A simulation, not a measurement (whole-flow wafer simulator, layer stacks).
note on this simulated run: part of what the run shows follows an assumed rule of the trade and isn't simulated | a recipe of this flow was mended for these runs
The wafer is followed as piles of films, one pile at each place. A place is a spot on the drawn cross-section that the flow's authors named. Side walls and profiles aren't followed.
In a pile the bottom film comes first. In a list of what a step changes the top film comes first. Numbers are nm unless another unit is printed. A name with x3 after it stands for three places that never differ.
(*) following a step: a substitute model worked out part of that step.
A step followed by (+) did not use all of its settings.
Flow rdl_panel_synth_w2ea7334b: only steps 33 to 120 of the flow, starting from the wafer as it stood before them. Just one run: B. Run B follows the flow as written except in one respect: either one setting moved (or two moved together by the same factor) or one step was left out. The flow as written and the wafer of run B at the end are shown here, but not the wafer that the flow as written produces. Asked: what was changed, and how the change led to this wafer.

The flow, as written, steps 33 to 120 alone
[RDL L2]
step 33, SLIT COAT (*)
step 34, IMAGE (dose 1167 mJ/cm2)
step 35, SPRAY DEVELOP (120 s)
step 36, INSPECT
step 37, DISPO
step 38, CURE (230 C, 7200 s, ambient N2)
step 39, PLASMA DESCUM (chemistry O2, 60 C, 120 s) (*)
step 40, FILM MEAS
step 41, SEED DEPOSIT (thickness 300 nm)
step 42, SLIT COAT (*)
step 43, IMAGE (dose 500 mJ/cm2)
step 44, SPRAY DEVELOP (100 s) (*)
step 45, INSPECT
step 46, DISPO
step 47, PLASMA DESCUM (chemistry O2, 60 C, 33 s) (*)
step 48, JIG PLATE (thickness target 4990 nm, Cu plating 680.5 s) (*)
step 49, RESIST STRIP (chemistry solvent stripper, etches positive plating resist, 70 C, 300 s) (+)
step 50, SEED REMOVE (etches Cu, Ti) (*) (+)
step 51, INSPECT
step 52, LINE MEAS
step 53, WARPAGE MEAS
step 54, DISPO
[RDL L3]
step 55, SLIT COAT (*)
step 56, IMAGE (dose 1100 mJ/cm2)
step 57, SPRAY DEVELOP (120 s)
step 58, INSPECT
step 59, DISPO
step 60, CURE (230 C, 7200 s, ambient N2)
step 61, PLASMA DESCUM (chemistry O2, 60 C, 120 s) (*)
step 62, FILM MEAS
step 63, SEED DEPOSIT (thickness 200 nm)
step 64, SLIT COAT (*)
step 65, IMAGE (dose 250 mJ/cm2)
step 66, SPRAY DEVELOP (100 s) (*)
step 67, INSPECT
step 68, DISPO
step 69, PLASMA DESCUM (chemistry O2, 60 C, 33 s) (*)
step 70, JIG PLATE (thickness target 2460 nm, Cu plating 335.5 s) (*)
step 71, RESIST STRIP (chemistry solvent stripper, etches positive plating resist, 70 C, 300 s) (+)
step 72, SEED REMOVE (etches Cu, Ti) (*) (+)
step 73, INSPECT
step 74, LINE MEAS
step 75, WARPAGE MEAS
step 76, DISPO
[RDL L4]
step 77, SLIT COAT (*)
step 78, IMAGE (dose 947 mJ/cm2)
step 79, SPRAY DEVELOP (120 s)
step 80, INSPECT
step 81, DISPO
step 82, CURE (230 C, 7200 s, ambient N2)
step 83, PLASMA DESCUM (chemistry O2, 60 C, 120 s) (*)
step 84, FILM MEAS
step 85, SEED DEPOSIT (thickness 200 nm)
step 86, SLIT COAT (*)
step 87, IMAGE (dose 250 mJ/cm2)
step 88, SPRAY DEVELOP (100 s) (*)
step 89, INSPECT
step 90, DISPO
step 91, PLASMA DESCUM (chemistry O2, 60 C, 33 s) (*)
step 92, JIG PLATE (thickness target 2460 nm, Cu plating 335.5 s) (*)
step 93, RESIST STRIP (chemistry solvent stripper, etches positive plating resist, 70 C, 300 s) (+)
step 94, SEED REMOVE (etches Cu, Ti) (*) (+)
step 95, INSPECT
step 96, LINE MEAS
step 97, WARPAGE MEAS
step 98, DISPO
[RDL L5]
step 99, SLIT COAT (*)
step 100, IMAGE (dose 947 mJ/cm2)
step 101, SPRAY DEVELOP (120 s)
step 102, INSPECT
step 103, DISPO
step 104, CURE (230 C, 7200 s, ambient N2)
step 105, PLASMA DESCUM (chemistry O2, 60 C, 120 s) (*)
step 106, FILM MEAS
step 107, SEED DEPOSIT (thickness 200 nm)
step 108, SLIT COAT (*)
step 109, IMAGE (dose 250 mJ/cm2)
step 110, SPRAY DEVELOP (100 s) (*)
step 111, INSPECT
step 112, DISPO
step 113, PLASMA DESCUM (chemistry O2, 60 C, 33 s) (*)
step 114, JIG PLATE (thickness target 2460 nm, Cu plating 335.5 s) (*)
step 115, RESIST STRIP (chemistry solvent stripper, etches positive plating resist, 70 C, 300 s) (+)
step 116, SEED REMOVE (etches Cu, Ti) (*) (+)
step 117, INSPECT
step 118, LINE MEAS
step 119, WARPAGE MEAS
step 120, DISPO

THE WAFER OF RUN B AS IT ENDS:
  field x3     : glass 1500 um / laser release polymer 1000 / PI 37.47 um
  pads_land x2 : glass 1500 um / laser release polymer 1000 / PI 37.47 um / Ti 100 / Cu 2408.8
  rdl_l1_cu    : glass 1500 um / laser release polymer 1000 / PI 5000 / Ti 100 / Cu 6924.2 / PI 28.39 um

Cause: step 48, JIG PLATE: Cu plating 782.6 s was run, while the flow as written has Cu plating 680.5 s.

How this came from the change, step by step:
  step 48, JIG PLATE (thickness target 4990 nm, Cu plating 680.5 s) (*)
      rdl_l2_cu, rdl_l2_land, rdl_l2_via, rdl_l2_rim, rdl_l3_land, rdl_l3_via: +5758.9 Cu (as written it would have been: +5007.5 Cu)
  step 55, SLIT COAT (*)
      rdl_l3_cu, rdl_l3_space: +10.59 um PI (as written it would have been: +9998.1 PI)
      field x3, rdl_l4_cu, rdl_l4_space and 8 more: +8180.1 PI (as written it would have been: +7936.4 PI)
      (and at 7 other places as well)
  step 64, SLIT COAT (*)
      rdl_l1_rim: +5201 ILINE-POS-THICK-GRADE-A (new film) (as written it would have been: +5077.5 ILINE-POS-THICK-GRADE-A (new film))
      rdl_l2_via: +4157 ILINE-POS-THICK-GRADE-A (new film) (as written it would have been: +4385.9 ILINE-POS-THICK-GRADE-A (new film))
  step 71, RESIST STRIP (chemistry solvent stripper, etches positive plating resist, 70 C, 300 s) (+)
      rdl_l1_rim: -5171.3 ILINE-POS-THICK-GRADE-A (all of it) (as written it would have been: -5047.8 ILINE-POS-THICK-GRADE-A (all of it))
      rdl_l2_via: -4127.3 ILINE-POS-THICK-GRADE-A (all of it) (as written it would have been: -4356.2 ILINE-POS-THICK-GRADE-A (all of it))
  step 77, SLIT COAT (*)
      rdl_l2_via: +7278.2 PI (as written it would have been: +7515 PI)
      rdl_l3_via: +11.79 um PI (new film) (as written it would have been: +11.89 um PI (new film))
  step 93, RESIST STRIP (chemistry solvent stripper, etches positive plating resist, 70 C, 300 s) (+)
      rdl_l2_via: -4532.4 ILINE-POS-THICK-GRADE-A (all of it) (as written it would have been: -4625.4 ILINE-POS-THICK-GRADE-A (all of it))
